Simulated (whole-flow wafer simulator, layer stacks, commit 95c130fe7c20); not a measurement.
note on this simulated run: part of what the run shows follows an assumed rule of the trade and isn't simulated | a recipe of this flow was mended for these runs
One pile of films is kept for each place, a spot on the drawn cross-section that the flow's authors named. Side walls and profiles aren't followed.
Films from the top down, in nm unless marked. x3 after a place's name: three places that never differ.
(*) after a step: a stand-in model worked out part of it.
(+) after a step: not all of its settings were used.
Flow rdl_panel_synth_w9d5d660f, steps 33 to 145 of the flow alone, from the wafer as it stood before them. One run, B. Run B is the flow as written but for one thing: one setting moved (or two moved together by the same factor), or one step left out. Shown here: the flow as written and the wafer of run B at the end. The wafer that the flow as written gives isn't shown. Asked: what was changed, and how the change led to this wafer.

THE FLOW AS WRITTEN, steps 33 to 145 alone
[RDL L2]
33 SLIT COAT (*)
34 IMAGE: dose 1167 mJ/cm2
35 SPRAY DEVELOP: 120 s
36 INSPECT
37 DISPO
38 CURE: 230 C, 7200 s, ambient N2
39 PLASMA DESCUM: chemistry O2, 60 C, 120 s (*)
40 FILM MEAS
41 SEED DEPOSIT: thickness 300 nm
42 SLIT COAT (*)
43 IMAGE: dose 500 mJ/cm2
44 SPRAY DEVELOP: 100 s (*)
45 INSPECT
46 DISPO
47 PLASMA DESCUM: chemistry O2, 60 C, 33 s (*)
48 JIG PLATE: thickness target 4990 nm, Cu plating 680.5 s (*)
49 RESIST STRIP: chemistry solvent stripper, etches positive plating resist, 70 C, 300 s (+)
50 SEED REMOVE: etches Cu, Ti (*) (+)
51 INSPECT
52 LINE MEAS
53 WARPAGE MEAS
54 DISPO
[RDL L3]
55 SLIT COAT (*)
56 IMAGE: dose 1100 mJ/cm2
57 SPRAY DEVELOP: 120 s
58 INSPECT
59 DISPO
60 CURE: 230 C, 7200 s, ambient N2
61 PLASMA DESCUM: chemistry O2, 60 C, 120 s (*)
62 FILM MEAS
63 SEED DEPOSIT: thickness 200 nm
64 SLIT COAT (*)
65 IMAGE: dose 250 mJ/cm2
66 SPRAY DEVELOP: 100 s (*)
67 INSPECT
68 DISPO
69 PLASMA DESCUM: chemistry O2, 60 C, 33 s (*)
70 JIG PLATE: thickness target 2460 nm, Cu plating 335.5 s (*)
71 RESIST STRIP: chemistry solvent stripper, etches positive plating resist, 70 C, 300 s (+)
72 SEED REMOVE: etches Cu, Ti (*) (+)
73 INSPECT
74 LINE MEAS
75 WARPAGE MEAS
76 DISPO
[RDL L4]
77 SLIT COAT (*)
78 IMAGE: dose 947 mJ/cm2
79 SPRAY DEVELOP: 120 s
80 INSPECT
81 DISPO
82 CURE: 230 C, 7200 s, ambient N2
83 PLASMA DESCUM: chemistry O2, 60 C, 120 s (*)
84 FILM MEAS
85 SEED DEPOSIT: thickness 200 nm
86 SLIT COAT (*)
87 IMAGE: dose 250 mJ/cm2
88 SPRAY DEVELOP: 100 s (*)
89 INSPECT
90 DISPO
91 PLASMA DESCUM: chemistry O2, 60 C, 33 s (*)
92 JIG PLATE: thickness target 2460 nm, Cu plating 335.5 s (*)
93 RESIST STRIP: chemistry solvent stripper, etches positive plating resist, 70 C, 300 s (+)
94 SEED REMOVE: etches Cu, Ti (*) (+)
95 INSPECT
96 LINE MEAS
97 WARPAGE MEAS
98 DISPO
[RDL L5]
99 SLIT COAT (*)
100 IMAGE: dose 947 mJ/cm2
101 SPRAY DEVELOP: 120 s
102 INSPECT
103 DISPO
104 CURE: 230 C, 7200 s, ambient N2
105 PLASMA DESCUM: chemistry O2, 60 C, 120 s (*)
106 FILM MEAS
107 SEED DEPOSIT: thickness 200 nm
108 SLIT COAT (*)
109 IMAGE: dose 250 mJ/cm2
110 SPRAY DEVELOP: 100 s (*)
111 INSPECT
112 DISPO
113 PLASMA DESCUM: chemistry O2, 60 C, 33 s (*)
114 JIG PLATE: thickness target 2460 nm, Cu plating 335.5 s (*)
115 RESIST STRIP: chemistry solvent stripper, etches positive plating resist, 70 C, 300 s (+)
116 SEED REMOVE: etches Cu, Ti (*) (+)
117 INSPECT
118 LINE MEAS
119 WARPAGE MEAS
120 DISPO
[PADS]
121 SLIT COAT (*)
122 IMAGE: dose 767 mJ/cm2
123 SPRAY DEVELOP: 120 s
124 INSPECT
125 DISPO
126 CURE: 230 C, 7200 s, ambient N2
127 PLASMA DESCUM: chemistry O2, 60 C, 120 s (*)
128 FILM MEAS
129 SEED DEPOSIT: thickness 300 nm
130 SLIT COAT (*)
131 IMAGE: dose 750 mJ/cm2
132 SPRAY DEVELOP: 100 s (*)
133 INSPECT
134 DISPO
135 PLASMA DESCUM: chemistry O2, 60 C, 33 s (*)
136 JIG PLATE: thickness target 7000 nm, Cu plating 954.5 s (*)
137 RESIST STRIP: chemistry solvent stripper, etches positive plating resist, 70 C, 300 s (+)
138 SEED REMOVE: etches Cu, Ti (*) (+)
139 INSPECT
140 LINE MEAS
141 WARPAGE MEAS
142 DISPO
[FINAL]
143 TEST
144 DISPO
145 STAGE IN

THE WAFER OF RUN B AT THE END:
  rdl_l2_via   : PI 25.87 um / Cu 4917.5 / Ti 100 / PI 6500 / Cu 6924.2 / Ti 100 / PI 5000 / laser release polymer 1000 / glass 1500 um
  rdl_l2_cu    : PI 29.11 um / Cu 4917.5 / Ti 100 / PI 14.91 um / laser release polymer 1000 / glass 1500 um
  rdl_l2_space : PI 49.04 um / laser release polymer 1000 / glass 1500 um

The cause: step 35, SPRAY DEVELOP: 120 s, was left out.

How the change led to this, step by step:
  42 SLIT COAT (*)
      rdl_l2_via: ILINE-POS-THICK-GRADE-A +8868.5 (new film) (as written it would be: ILINE-POS-THICK-GRADE-A +12.5 um (new film))
      rdl_l2_cu, rdl_l2_space: ILINE-POS-THICK-GRADE-A +10.93 um (new film) (as written it would be: ILINE-POS-THICK-GRADE-A +10.13 um (new film))
      (and at 2 more places)
  44 SPRAY DEVELOP: 100 s (*)
      rdl_l2_via: ILINE-POS-THICK-GRADE-A -8868.5 (all of it) (as written it would be: ILINE-POS-THICK-GRADE-A -12.5 um (all of it))
      rdl_l2_cu: ILINE-POS-THICK-GRADE-A -10.93 um (all of it) (as written it would be: ILINE-POS-THICK-GRADE-A -10.13 um (all of it))
      (and at 1 more place)
  49 RESIST STRIP: chemistry solvent stripper, etches positive plating resist, 70 C, 300 s (+)
      rdl_l2_space: ILINE-POS-THICK-GRADE-A -10.9 um (all of it) (as written it would be: ILINE-POS-THICK-GRADE-A -10.1 um (all of it))
      rdl_l1_rim: ILINE-POS-THICK-GRADE-A -9357.3 (all of it) (as written it would be: ILINE-POS-THICK-GRADE-A -8208.7 (all of it))
  55 SLIT COAT (*)
      rdl_l2_via: PI +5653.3 (new film) (as written it would be: PI +10.74 um (new film))
      rdl_l2_cu: PI +6171.9 (new film) (as written it would be: PI +5919.4 (new film))
      (and at 3 more places)
  64 SLIT COAT (*)
      rdl_l2_cu: ILINE-POS-THICK-GRADE-A +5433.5 (new film) (as written it would be: ILINE-POS-THICK-GRADE-A +5291.3 (new film))
      rdl_l2_space: ILINE-POS-THICK-GRADE-A +5770.5 (new film) (as written it would be: ILINE-POS-THICK-GRADE-A +5624.6 (new film))
      (and at 3 more places)
  71 RESIST STRIP: chemistry solvent stripper, etches positive plating resist, 70 C, 300 s (+)
      rdl_l2_cu: ILINE-POS-THICK-GRADE-A -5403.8 (all of it) (as written it would be: ILINE-POS-THICK-GRADE-A -5261.6 (all of it))
      rdl_l2_space: ILINE-POS-THICK-GRADE-A -5740.8 (all of it) (as written it would be: ILINE-POS-THICK-GRADE-A -5594.9 (all of it))
      (and at 3 more places)
  77 SLIT COAT (*)
      rdl_l2_land: PI +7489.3 (as written it would be: PI +7209.8)
      rdl_l2_via: PI +6942 (as written it would be: PI +7515)
  86 SLIT COAT (*)
      rdl_l2_via: ILINE-POS-THICK-GRADE-A +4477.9 (new film) (as written it would be: ILINE-POS-THICK-GRADE-A +4655.1 (new film))
  93 RESIST STRIP: chemistry solvent stripper, etches positive plating resist, 70 C, 300 s (+)
      rdl_l2_via: ILINE-POS-THICK-GRADE-A -4448.2 (all of it) (as written it would be: ILINE-POS-THICK-GRADE-A -4625.4 (all of it))
  99 SLIT COAT (*)
      rdl_l2_via: PI +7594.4 (as written it would be: PI +7775.6)
  130 SLIT COAT (*)
      rdl_l2_cu, rdl_l2_space: ILINE-POS-THICK-GRADE-A +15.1 um (new film) (as written it would be: ILINE-POS-THICK-GRADE-A +15.07 um (new film))
      rdl_l2_land: ILINE-POS-THICK-GRADE-A +14.9 um (new film) (as written it would be: ILINE-POS-THICK-GRADE-A +14.93 um (new film))
      (and at 1 more place)
  137 RESIST STRIP: chemistry solvent stripper, etches positive plating resist, 70 C, 300 s (+)
      rdl_l2_cu, rdl_l2_space: ILINE-POS-THICK-GRADE-A -15.07 um (all of it) (as written it would be: ILINE-POS-THICK-GRADE-A -15.05 um (all of it))
      rdl_l2_land: ILINE-POS-THICK-GRADE-A -14.87 um (all of it) (as written it would be: ILINE-POS-THICK-GRADE-A -14.9 um (all of it))
      (and at 1 more place)
Counting metal films that touch as one body, rdl_l2_via has 2 bodies (between them, from the top down: PI 6500); the flow as written gives 1 body.
